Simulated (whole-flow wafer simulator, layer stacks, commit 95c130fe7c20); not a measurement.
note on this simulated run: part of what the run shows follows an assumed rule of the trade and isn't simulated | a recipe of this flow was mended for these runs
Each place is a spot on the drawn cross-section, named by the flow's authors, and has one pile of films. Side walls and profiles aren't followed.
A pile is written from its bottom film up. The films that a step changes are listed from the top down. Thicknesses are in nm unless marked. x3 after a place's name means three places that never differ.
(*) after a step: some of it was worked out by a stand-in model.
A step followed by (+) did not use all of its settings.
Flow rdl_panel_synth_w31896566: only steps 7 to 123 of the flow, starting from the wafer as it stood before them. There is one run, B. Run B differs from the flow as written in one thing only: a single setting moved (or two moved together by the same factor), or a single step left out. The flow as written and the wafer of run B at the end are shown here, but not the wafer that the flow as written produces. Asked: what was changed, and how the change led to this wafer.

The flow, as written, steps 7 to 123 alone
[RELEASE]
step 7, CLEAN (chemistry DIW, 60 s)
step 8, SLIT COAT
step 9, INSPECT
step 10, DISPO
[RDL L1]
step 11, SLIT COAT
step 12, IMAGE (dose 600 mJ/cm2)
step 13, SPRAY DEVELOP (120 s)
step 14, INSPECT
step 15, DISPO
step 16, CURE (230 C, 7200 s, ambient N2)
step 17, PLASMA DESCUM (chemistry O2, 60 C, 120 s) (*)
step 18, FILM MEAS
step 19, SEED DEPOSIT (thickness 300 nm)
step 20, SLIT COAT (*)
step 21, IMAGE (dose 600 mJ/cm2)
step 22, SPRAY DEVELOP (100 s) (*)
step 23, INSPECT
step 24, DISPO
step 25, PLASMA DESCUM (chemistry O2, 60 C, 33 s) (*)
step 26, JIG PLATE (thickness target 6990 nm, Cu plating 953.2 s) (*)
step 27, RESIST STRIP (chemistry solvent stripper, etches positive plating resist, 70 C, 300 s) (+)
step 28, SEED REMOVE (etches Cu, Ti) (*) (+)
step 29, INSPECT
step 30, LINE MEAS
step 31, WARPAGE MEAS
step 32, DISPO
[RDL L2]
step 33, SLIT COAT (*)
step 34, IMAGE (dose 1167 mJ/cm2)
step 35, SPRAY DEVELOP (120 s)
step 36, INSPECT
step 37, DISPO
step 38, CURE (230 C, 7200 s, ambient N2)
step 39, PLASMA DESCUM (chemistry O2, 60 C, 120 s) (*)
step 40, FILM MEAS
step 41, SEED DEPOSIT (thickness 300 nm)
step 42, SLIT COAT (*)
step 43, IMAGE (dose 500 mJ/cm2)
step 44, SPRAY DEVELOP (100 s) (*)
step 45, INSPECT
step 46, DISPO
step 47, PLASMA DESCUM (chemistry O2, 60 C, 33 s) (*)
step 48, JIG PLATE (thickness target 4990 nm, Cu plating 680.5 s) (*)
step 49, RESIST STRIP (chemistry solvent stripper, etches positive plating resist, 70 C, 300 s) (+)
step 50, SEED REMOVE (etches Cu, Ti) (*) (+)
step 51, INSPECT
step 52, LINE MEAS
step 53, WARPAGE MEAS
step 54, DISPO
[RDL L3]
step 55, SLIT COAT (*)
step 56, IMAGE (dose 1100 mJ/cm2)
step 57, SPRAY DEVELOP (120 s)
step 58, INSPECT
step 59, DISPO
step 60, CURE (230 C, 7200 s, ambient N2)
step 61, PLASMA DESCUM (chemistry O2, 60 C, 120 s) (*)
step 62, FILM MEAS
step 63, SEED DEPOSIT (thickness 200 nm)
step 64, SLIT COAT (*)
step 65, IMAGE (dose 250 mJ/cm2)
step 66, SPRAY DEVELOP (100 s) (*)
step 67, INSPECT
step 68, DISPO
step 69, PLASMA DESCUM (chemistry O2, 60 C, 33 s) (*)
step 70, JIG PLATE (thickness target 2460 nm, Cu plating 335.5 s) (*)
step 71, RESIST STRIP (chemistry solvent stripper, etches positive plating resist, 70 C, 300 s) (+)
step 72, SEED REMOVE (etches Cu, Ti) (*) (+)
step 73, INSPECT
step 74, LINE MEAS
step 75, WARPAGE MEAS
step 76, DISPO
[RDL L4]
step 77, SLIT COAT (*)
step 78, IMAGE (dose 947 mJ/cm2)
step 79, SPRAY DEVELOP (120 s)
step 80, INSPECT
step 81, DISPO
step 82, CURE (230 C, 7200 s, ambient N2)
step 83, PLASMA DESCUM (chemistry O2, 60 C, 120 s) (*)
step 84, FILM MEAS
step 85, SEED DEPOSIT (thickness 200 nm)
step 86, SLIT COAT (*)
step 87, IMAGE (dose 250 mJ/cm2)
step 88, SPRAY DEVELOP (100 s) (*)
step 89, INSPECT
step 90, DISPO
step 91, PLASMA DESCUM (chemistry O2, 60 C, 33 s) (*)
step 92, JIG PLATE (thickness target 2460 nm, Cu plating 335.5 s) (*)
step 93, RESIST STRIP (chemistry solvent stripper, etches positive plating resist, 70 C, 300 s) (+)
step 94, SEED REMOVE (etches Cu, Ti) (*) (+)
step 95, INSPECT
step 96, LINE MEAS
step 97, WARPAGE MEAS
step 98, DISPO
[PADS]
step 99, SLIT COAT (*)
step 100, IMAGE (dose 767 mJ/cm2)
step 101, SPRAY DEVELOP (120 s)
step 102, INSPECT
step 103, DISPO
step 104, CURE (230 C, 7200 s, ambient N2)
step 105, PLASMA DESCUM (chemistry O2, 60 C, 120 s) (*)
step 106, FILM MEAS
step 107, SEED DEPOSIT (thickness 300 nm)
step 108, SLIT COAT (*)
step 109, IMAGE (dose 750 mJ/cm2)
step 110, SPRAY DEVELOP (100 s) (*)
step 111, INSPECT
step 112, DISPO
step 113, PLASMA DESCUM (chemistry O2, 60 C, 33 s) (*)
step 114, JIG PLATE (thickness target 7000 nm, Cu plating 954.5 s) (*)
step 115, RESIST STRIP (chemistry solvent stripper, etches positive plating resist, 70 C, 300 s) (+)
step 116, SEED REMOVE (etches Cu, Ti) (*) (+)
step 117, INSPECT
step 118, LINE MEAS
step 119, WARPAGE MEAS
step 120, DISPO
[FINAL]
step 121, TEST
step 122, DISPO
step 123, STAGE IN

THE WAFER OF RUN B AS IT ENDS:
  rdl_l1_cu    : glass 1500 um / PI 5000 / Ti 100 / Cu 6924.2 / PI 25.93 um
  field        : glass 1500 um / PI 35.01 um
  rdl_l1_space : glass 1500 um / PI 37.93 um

What caused this: step 8, SLIT COAT, was skipped.

Step by step, how the change led to this:
  (no step that both runs have acts differently)
